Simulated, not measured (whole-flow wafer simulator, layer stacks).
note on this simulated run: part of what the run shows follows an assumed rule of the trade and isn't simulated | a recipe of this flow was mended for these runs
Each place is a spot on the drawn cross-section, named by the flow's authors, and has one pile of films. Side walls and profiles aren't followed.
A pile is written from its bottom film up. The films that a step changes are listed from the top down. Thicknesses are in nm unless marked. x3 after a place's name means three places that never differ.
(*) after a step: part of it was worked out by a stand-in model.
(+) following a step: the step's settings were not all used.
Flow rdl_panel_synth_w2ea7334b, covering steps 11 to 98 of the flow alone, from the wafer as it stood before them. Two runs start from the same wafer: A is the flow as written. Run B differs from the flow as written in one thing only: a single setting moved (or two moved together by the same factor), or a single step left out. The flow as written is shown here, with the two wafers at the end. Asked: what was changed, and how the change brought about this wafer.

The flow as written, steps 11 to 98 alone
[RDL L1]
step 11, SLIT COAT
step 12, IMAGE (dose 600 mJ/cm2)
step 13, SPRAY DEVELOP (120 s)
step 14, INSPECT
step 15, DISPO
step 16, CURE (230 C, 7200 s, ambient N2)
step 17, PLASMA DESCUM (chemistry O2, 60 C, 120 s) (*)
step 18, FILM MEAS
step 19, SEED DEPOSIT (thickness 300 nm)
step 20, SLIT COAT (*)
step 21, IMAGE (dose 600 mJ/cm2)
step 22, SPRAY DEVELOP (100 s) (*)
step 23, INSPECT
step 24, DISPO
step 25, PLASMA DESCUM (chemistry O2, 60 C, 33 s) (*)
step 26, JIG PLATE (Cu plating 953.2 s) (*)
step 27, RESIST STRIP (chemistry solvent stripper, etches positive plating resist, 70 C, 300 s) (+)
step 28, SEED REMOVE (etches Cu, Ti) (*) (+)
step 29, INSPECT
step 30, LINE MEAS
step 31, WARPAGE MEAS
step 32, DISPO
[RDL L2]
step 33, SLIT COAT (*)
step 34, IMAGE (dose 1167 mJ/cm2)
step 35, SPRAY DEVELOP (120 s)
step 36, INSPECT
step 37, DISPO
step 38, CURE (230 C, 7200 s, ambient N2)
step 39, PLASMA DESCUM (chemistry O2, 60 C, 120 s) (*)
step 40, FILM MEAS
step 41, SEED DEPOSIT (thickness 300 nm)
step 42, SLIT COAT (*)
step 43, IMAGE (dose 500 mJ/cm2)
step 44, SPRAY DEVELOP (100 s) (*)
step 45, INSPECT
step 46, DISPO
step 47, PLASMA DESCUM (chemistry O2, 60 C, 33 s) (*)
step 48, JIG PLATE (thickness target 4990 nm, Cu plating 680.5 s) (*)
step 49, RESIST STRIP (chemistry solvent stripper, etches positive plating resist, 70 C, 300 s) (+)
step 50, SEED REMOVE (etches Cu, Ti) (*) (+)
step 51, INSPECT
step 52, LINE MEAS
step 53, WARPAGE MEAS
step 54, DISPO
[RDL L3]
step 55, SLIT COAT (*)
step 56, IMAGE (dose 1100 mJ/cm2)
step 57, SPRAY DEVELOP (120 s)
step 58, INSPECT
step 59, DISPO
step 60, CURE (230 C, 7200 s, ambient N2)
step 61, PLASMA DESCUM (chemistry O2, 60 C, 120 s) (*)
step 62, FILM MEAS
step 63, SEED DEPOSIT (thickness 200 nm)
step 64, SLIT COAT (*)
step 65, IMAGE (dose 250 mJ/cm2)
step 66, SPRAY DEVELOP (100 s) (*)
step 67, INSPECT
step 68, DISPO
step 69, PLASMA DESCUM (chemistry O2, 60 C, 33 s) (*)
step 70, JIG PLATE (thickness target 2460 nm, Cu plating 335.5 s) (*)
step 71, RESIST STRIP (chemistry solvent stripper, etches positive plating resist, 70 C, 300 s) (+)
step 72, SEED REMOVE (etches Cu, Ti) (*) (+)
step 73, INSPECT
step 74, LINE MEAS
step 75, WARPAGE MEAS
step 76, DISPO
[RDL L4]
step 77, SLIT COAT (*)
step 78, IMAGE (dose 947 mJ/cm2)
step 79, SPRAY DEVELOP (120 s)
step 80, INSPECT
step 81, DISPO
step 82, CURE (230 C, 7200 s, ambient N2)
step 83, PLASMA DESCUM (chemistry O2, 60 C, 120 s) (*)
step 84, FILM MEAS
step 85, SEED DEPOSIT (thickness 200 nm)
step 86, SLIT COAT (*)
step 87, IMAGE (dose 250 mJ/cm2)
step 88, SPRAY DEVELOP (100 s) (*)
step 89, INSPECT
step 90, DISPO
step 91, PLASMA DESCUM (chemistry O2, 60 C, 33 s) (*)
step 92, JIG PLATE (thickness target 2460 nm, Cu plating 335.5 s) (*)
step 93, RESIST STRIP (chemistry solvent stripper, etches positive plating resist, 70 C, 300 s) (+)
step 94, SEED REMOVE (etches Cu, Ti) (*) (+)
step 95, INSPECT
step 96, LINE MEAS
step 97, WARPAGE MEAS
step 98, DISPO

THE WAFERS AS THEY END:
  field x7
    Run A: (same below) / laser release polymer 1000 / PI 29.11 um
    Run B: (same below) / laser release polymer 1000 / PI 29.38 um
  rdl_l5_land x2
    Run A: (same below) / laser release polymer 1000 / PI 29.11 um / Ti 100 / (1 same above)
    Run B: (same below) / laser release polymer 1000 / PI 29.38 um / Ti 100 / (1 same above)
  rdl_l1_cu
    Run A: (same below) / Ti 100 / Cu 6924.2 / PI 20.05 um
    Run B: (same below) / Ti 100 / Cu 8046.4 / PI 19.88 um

What caused this: step 26, JIG PLATE: Cu plating 1106 s was run, while the flow as written has Cu plating 953.2 s.

How this came from the change, step by step:
  step 26, JIG PLATE (Cu plating 953.2 s) (*)
      rdl_l1_cu, rdl_l1_via, rdl_l1_rim, rdl_l2_land, rdl_l2_via: A +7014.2 Cu | B +8136.4 Cu
  step 33, SLIT COAT (*)
      rdl_l2_cu, rdl_l2_space: A +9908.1 PI | B +10.49 um PI
      field x7, rdl_l3_cu, rdl_l3_space and 9 more: A +8062.5 PI | B +8326.3 PI
      (and at 3 other places as well)
  step 42, SLIT COAT (*)
      rdl_l1_via: A +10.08 um ILINE-POS-THICK-GRADE-A (new film) | B +9929.9 ILINE-POS-THICK-GRADE-A (new film)
      rdl_l2_cu, rdl_l2_space: A +10.13 um ILINE-POS-THICK-GRADE-A (new film) | B +10.26 um ILINE-POS-THICK-GRADE-A (new film)
      (and at 3 other places as well)
  step 44, SPRAY DEVELOP (100 s) (*)
      rdl_l2_cu: A -10.13 um ILINE-POS-THICK-GRADE-A (all of it) | B -10.26 um ILINE-POS-THICK-GRADE-A (all of it)
      rdl_l2_land: A -7139.5 ILINE-POS-THICK-GRADE-A (all of it) | B -6993.6 ILINE-POS-THICK-GRADE-A (all of it)
      (and at 1 other place as well)
  step 49, RESIST STRIP (chemistry solvent stripper, etches positive plating resist, 70 C, 300 s) (+)
      rdl_l1_via: A -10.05 um ILINE-POS-THICK-GRADE-A (all of it) | B -9900.2 ILINE-POS-THICK-GRADE-A (all of it)
      rdl_l1_space: A -10.49 um ILINE-POS-THICK-GRADE-A (all of it) | B -10.63 um ILINE-POS-THICK-GRADE-A (all of it)
      (and at 1 other place as well)
  step 55, SLIT COAT (*)
      rdl_l2_space: A +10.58 um PI | B +10.71 um PI
      rdl_l2_land: A +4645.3 PI (new film) | B +4514.6 PI (new film)
      (and at 1 other place as well)
